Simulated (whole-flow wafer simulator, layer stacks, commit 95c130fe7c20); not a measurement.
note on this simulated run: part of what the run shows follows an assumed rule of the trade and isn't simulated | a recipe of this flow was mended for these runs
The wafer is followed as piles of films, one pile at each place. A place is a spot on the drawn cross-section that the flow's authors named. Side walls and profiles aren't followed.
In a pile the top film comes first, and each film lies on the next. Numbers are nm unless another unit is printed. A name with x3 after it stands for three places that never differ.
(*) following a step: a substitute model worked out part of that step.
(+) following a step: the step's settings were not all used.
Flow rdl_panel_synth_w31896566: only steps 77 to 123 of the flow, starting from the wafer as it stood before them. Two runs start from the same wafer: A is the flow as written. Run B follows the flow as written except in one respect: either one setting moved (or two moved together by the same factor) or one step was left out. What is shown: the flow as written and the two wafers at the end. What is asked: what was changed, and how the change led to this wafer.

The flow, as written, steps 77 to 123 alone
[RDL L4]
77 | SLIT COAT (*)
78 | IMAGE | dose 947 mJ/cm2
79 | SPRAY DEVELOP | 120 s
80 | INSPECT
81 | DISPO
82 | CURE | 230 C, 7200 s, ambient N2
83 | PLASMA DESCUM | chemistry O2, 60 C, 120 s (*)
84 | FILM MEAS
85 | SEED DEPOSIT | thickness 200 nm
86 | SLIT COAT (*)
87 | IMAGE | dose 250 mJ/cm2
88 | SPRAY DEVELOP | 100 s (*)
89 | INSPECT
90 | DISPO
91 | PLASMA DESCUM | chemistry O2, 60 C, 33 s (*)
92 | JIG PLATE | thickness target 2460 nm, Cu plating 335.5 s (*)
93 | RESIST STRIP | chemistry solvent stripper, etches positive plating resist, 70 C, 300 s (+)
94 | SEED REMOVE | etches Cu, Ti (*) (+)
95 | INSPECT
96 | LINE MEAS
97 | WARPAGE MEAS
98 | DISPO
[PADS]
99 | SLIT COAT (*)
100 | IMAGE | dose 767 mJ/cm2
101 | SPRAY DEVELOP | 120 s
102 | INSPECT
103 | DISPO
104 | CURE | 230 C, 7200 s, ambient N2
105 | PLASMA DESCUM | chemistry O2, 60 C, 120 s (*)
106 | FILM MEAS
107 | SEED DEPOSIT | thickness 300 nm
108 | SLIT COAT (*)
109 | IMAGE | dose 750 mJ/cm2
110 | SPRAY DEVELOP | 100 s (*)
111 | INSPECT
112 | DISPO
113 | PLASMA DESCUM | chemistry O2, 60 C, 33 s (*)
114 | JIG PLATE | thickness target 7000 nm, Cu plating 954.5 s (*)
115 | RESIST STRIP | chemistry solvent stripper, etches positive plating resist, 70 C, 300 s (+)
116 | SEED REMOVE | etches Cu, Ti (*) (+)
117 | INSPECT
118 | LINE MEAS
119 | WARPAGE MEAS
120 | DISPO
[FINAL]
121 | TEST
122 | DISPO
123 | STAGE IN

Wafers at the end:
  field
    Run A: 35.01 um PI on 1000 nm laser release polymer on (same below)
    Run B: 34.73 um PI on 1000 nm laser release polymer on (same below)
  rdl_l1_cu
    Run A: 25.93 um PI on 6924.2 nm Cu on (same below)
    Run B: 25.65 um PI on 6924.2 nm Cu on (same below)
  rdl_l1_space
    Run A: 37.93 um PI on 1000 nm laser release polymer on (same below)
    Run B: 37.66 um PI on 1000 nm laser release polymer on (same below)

Cause: step 92, JIG PLATE: Cu plating 234.8 s was run, though the flow has Cu plating 335.5 s.

How this came from the change, step by step:
  92 | JIG PLATE | thickness target 2460 nm, Cu plating 335.5 s (*)
      rdl_l4_cu, rdl_l4_land, rdl_l4_via, pads_land, pads_via: A Cu gains 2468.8 | B Cu gains 1727.8
  99 | SLIT COAT (*)
      field: A PI gains 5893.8 | B PI gains 5619.6
      rdl_l1_cu: A PI gains 5874.7 | B PI gains 5600.8
      (and at 19 other places as well)
  108 | SLIT COAT (*)
      rdl_l4_cu: A ILINE-POS-THICK-GRADE-A gains 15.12 um (new film) | B ILINE-POS-THICK-GRADE-A gains 14.87 um (new film)
      rdl_l4_space: A ILINE-POS-THICK-GRADE-A gains 15.12 um (new film) | B ILINE-POS-THICK-GRADE-A gains 14.92 um (new film)
      (and at 6 other places as well)
  110 | SPRAY DEVELOP | 100 s (*)
      pads_cu: A ILINE-POS-THICK-GRADE-A loses 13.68 um (all of it) | B ILINE-POS-THICK-GRADE-A loses 13.64 um (all of it)
      pads_land: A ILINE-POS-THICK-GRADE-A loses 13.11 um (all of it) | B ILINE-POS-THICK-GRADE-A loses 13.17 um (all of it)
      (and at 1 other place as well)
  114 | JIG PLATE | thickness target 7000 nm, Cu plating 954.5 s (*)
      pads_via: A Au/Ni/Cu gains 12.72 um (new film) | B Au/Ni/Cu gains 12.81 um (new film)
  115 | RESIST STRIP | chemistry solvent stripper, etches positive plating resist, 70 C, 300 s (+)
      rdl_l4_cu: A ILINE-POS-THICK-GRADE-A loses 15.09 um (all of it) | B ILINE-POS-THICK-GRADE-A loses 14.84 um (all of it)
      rdl_l4_space: A ILINE-POS-THICK-GRADE-A loses 15.09 um (all of it) | B ILINE-POS-THICK-GRADE-A loses 14.89 um (all of it)
      (and at 3 other places as well)
